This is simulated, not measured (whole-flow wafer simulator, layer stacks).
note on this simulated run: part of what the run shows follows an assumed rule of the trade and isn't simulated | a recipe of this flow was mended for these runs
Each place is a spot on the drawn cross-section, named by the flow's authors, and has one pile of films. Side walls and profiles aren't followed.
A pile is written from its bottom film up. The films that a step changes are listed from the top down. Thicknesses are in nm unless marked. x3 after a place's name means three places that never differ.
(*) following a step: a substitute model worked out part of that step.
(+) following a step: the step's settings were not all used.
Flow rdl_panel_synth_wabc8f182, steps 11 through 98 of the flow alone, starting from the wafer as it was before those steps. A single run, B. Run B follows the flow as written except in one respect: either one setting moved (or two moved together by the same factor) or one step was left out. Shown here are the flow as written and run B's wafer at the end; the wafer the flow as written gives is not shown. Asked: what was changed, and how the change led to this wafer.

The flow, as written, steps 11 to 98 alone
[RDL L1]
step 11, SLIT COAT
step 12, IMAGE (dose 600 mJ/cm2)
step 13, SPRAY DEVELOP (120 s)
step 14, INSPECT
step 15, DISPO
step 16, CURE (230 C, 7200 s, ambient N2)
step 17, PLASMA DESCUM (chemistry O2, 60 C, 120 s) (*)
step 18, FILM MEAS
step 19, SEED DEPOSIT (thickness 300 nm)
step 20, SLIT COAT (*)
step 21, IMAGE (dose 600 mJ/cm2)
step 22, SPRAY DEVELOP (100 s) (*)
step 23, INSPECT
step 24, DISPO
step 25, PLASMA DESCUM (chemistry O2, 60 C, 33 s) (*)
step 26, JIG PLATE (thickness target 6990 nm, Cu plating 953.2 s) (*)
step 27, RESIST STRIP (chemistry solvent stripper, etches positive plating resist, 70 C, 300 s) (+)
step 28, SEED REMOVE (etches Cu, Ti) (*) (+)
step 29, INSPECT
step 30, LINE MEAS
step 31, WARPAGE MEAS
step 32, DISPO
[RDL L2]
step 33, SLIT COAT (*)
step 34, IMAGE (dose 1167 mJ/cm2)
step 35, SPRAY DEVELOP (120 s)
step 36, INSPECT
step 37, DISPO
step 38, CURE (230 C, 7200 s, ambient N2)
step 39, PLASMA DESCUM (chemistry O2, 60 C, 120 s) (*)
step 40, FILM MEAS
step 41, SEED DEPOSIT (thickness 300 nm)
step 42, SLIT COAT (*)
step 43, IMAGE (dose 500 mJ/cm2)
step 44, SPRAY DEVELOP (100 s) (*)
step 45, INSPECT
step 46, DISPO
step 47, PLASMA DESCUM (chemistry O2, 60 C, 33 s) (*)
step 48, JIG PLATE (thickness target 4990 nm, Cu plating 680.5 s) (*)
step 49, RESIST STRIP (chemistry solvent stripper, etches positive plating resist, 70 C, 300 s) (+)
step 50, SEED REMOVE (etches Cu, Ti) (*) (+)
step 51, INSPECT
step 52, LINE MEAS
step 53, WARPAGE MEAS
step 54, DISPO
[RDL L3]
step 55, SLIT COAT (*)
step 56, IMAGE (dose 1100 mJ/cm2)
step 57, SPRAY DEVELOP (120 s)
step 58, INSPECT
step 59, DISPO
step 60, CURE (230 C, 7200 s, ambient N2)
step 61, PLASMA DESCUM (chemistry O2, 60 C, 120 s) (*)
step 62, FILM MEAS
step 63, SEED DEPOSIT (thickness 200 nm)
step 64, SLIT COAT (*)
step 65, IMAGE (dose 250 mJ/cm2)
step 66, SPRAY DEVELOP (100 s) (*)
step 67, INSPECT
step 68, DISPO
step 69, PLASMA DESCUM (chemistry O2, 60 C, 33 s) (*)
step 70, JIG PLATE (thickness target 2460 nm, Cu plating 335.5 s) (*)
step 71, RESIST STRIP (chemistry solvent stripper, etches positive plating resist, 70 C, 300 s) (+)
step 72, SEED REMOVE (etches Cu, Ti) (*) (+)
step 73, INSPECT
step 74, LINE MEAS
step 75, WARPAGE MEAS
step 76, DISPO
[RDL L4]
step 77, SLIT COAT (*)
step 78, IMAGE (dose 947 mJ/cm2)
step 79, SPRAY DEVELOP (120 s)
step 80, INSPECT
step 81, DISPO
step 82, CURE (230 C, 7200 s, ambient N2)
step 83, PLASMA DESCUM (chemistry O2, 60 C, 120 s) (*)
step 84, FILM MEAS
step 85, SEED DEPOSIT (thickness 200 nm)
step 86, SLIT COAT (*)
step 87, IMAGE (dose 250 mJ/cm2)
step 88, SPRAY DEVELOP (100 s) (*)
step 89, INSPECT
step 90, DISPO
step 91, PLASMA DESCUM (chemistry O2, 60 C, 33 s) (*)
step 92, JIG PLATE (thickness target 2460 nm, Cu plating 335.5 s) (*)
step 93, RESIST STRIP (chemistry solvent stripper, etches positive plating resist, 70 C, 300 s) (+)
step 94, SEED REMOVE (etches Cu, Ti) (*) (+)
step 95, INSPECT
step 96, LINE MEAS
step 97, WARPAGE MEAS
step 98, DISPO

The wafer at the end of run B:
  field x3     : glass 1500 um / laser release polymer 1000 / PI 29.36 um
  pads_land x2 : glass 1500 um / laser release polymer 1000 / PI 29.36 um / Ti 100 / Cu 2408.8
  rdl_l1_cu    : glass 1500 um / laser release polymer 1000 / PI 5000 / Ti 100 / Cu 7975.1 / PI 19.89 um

What caused this: step 26, JIG PLATE: Cu plating 1096 s was run, though the flow has Cu plating 953.2 s.

The path from the change to this, step by step:
  step 26, JIG PLATE (thickness target 6990 nm, Cu plating 953.2 s) (*)
      rdl_l1_cu, rdl_l1_via, rdl_l1_rim, rdl_l2_land, rdl_l2_via: +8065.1 Cu (it would be, as written: +7014.2 Cu)
  step 33, SLIT COAT (*)
      rdl_l2_cu, rdl_l2_space: +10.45 um PI (it would be, as written: +9908.1 PI)
      field x3, rdl_l3_cu, rdl_l3_space and 9 more: +8309.4 PI (it would be, as written: +8062.5 PI)
      (also at 3 further places)
  step 42, SLIT COAT (*)
      rdl_l1_via: +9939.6 ILINE-POS-THICK-GRADE-A (new film) (it would be, as written: +10.08 um ILINE-POS-THICK-GRADE-A (new film))
      rdl_l2_cu, rdl_l2_space: +10.25 um ILINE-POS-THICK-GRADE-A (new film) (it would be, as written: +10.13 um ILINE-POS-THICK-GRADE-A (new film))
      (also at 2 further places)
  step 44, SPRAY DEVELOP (100 s) (*)
      rdl_l2_cu: -10.25 um ILINE-POS-THICK-GRADE-A (all of it) (it would be, as written: -10.13 um ILINE-POS-THICK-GRADE-A (all of it))
      rdl_l2_via: -12.34 um ILINE-POS-THICK-GRADE-A (all of it) (it would be, as written: -12.5 um ILINE-POS-THICK-GRADE-A (all of it))
  step 49, RESIST STRIP (chemistry solvent stripper, etches positive plating resist, 70 C, 300 s) (+)
      rdl_l1_via: -9909.9 ILINE-POS-THICK-GRADE-A (all of it) (it would be, as written: -10.05 um ILINE-POS-THICK-GRADE-A (all of it))
      rdl_l1_space: -10.62 um ILINE-POS-THICK-GRADE-A (all of it) (it would be, as written: -10.49 um ILINE-POS-THICK-GRADE-A (all of it))
      (also at 1 further place)
  step 55, SLIT COAT (*)
      rdl_l2_space: +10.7 um PI (it would be, as written: +10.58 um PI)
      rdl_l2_land: +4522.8 PI (new film) (it would be, as written: +4645.3 PI (new film))
      (also at 1 further place)
